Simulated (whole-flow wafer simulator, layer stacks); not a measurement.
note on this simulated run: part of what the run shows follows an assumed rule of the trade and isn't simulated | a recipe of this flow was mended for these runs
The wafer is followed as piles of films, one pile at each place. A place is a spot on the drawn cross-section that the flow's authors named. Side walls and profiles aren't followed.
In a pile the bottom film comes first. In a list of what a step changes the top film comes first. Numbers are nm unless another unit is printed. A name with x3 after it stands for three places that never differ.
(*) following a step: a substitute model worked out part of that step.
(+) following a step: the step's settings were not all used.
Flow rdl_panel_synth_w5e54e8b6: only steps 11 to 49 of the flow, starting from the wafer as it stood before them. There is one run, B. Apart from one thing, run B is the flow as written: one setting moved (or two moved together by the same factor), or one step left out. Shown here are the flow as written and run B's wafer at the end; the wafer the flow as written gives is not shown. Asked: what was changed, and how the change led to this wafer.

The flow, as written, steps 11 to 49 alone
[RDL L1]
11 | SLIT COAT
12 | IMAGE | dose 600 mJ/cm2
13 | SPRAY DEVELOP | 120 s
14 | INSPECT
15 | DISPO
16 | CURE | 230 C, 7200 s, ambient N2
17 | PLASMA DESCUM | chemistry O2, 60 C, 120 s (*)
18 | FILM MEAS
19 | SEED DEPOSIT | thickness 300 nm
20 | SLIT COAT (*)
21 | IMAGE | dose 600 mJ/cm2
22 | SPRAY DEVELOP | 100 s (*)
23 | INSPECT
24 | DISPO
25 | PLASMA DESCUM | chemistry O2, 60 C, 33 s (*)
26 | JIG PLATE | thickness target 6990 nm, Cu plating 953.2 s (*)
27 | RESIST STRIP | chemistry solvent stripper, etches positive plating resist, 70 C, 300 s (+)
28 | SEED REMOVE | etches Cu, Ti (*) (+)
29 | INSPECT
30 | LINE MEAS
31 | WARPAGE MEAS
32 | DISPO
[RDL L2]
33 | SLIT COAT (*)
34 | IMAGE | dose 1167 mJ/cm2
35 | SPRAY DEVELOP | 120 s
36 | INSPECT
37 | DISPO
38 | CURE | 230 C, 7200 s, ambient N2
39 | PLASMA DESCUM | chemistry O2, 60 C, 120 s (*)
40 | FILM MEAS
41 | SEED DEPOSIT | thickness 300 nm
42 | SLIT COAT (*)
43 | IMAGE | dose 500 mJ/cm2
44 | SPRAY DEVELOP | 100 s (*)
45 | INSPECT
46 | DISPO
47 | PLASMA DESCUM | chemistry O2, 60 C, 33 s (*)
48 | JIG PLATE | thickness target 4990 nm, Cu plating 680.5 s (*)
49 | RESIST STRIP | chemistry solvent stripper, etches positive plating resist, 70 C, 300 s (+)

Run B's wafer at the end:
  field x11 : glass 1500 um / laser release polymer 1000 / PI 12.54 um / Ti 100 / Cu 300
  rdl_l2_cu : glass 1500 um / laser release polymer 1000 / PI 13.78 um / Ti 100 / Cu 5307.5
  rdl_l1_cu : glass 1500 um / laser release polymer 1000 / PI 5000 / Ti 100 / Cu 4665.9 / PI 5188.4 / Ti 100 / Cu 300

The reason: step 26, JIG PLATE: Cu plating 646.3 s was run, while the flow as written has Cu plating 953.2 s.

Step by step, how the change led to this:
  26 | JIG PLATE | thickness target 6990 nm, Cu plating 953.2 s (*)
      rdl_l1_cu, rdl_l1_via, rdl_l1_rim, rdl_l2_land, rdl_l2_via: Cu gains 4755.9 (as written it would have been: Cu gains 7014.2)
  33 | SLIT COAT (*)
      rdl_l1_space: PI gains 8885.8 (as written it would have been: PI gains 10.38 um)
      field x11, rdl_l2_rim x3: PI gains 7543.9 (as written it would have been: PI gains 8062.5)
      (also at 5 further places)
  42 | SLIT COAT (*)
      rdl_l2_cu, rdl_l2_space: ILINE-POS-THICK-GRADE-A gains 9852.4 (new film) (as written it would have been: ILINE-POS-THICK-GRADE-A gains 10.13 um (new film))
      rdl_l1_space: ILINE-POS-THICK-GRADE-A gains 10.21 um (new film) (as written it would have been: ILINE-POS-THICK-GRADE-A gains 10.52 um (new film))
      (also at 3 further places)
  44 | SPRAY DEVELOP | 100 s (*)
      rdl_l2_cu: ILINE-POS-THICK-GRADE-A loses 9852.4 (all of it) (as written it would have been: ILINE-POS-THICK-GRADE-A loses 10.13 um (all of it))
      rdl_l2_land: ILINE-POS-THICK-GRADE-A loses 7452.5 (all of it) (as written it would have been: ILINE-POS-THICK-GRADE-A loses 7139.5 (all of it))
      (also at 1 further place)
  49 | RESIST STRIP | chemistry solvent stripper, etches positive plating resist, 70 C, 300 s (+)
      rdl_l2_space: ILINE-POS-THICK-GRADE-A loses 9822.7 (all of it) (as written it would have been: ILINE-POS-THICK-GRADE-A loses 10.1 um (all of it))
      rdl_l1_space: ILINE-POS-THICK-GRADE-A loses 10.18 um (all of it) (as written it would have been: ILINE-POS-THICK-GRADE-A loses 10.49 um (all of it))
      (also at 1 further place)
